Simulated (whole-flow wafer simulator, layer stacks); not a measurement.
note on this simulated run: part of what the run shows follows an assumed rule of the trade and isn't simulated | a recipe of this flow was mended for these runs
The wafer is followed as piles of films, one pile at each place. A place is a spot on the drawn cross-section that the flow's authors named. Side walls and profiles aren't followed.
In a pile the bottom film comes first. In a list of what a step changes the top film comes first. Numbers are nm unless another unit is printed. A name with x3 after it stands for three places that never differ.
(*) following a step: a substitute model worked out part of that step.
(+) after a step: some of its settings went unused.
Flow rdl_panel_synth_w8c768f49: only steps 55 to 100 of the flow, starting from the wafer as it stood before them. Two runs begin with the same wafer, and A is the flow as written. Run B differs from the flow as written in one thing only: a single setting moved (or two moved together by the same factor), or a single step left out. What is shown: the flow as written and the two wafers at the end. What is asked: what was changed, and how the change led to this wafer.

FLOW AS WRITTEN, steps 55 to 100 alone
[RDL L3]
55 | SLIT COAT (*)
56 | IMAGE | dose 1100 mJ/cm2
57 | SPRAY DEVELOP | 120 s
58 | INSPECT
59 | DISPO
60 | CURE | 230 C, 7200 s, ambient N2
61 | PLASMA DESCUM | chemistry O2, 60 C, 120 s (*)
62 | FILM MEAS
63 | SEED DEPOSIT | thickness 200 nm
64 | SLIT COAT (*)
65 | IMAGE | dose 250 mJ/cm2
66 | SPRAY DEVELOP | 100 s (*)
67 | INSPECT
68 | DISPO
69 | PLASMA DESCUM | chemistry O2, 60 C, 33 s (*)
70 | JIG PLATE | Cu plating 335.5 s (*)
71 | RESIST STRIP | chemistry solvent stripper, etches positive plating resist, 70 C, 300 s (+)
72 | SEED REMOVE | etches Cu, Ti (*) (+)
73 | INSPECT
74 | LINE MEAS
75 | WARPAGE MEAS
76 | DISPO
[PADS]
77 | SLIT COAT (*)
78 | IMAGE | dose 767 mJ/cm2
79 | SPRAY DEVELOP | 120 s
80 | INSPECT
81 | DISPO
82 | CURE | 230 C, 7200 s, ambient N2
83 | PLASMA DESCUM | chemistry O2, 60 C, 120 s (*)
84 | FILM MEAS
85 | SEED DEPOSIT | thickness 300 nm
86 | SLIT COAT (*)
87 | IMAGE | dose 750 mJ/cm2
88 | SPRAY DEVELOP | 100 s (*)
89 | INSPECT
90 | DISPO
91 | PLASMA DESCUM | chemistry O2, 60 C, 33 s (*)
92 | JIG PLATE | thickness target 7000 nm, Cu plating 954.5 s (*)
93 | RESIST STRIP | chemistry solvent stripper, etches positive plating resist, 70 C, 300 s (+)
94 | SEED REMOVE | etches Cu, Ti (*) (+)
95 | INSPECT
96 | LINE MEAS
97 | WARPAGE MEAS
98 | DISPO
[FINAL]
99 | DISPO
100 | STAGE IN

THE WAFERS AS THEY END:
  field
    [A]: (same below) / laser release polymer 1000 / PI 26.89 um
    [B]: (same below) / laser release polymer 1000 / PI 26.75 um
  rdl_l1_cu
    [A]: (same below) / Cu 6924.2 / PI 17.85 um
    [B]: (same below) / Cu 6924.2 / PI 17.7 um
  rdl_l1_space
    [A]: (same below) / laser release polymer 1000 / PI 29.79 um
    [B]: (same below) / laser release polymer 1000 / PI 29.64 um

What caused this: step 70, JIG PLATE: Cu plating 281.8 s was run, whereas the flow has Cu plating 335.5 s.

Step by step, how the change led to this:
  70 | JIG PLATE | Cu plating 335.5 s (*)
      rdl_l3_cu, rdl_l3_land, rdl_l3_via, pads_land, pads_via: A +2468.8 Cu | B +2073.7 Cu
  77 | SLIT COAT (*)
      field: A +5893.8 PI | B +5746.5 PI
      rdl_l1_cu: A +5773.5 PI | B +5627.1 PI
      (as well as at 13 more places)
  86 | SLIT COAT (*)
      rdl_l2_space: A +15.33 um ILINE-POS-THICK-GRADE-A (new film) | B +15.34 um ILINE-POS-THICK-GRADE-A (new film)
      rdl_l3_cu: A +15.28 um ILINE-POS-THICK-GRADE-A (new film) | B +15.16 um ILINE-POS-THICK-GRADE-A (new film)
      (as well as at 8 more places)
  88 | SPRAY DEVELOP | 100 s (*)
      pads_cu: A -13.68 um ILINE-POS-THICK-GRADE-A (all of it) | B -13.66 um ILINE-POS-THICK-GRADE-A (all of it)
      pads_land: A -13.11 um ILINE-POS-THICK-GRADE-A (all of it) | B -13.14 um ILINE-POS-THICK-GRADE-A (all of it)
      (as well as at 1 more place)
  93 | RESIST STRIP | chemistry solvent stripper, etches positive plating resist, 70 C, 300 s (+)
      rdl_l2_space: A -15.3 um ILINE-POS-THICK-GRADE-A (all of it) | B -15.31 um ILINE-POS-THICK-GRADE-A (all of it)
      rdl_l3_cu: A -15.25 um ILINE-POS-THICK-GRADE-A (all of it) | B -15.13 um ILINE-POS-THICK-GRADE-A (all of it)
      (as well as at 5 more places)
